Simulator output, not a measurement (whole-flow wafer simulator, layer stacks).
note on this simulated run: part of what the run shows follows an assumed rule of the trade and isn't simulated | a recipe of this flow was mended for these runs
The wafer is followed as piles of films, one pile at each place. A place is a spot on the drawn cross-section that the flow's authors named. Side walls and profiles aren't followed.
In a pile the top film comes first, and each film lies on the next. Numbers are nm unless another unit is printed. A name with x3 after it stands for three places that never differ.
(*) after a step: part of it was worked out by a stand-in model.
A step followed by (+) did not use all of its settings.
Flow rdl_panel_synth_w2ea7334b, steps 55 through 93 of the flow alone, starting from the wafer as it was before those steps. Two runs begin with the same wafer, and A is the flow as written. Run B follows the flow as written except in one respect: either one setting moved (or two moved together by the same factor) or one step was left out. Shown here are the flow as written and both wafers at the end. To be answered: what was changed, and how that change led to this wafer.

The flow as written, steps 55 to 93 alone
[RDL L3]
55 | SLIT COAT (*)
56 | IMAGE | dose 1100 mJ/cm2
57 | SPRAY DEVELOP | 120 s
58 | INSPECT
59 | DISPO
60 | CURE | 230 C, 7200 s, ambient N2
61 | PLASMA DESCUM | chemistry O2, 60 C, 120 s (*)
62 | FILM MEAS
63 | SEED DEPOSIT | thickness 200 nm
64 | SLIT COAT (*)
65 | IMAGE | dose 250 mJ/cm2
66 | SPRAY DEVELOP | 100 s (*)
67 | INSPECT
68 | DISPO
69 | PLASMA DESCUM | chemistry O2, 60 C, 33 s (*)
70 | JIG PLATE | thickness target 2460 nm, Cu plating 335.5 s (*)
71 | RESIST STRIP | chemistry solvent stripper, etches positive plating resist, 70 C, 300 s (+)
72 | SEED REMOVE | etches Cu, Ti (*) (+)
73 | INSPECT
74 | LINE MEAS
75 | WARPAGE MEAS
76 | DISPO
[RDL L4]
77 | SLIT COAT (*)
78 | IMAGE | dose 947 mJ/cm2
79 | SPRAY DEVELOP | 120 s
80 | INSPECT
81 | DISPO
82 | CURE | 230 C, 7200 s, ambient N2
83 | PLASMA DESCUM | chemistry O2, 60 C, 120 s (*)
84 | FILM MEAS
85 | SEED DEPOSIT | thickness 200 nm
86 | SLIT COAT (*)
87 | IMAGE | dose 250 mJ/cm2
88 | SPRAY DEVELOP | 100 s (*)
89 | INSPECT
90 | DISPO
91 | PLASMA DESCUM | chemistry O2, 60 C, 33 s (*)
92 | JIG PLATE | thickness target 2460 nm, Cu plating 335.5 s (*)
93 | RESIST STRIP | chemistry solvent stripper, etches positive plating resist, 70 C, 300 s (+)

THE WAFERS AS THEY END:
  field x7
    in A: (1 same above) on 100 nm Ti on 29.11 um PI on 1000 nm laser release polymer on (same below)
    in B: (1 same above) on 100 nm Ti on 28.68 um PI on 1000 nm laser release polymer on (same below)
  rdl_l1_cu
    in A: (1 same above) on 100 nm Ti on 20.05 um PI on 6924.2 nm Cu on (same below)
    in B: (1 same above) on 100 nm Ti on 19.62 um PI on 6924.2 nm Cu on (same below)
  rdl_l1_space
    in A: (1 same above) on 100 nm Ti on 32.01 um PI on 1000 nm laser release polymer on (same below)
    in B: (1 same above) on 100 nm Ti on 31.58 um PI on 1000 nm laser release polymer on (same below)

The reason: step 70, JIG PLATE: Cu plating 248.3 s was run, though the flow has Cu plating 335.5 s.

How this came from the change, step by step:
  70 | JIG PLATE | thickness target 2460 nm, Cu plating 335.5 s (*)
      rdl_l3_cu, rdl_l3_land, rdl_l3_via, rdl_l4_land, rdl_l4_via: A +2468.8 Cu | B +1827.1 Cu
  77 | SLIT COAT (*)
      field x7, rdl_l5_land x2: A +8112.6 PI | B +7676.4 PI
      rdl_l1_cu: A +7979.2 PI | B +7545.3 PI
      (as well as at 13 more places)
  86 | SLIT COAT (*)
      rdl_l3_land: A +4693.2 ILINE-POS-THICK-GRADE-A (new film) | B +4879.1 ILINE-POS-THICK-GRADE-A (new film)
      rdl_l3_via: A +4627.8 ILINE-POS-THICK-GRADE-A (new film) | B +4870.3 ILINE-POS-THICK-GRADE-A (new film)
  93 | RESIST STRIP | chemistry solvent stripper, etches positive plating resist, 70 C, 300 s (+)
      rdl_l3_land: A -4663.5 ILINE-POS-THICK-GRADE-A (all of it) | B -4849.4 ILINE-POS-THICK-GRADE-A (all of it)
      rdl_l3_via: A -4598.1 ILINE-POS-THICK-GRADE-A (all of it) | B -4840.6 ILINE-POS-THICK-GRADE-A (all of it)
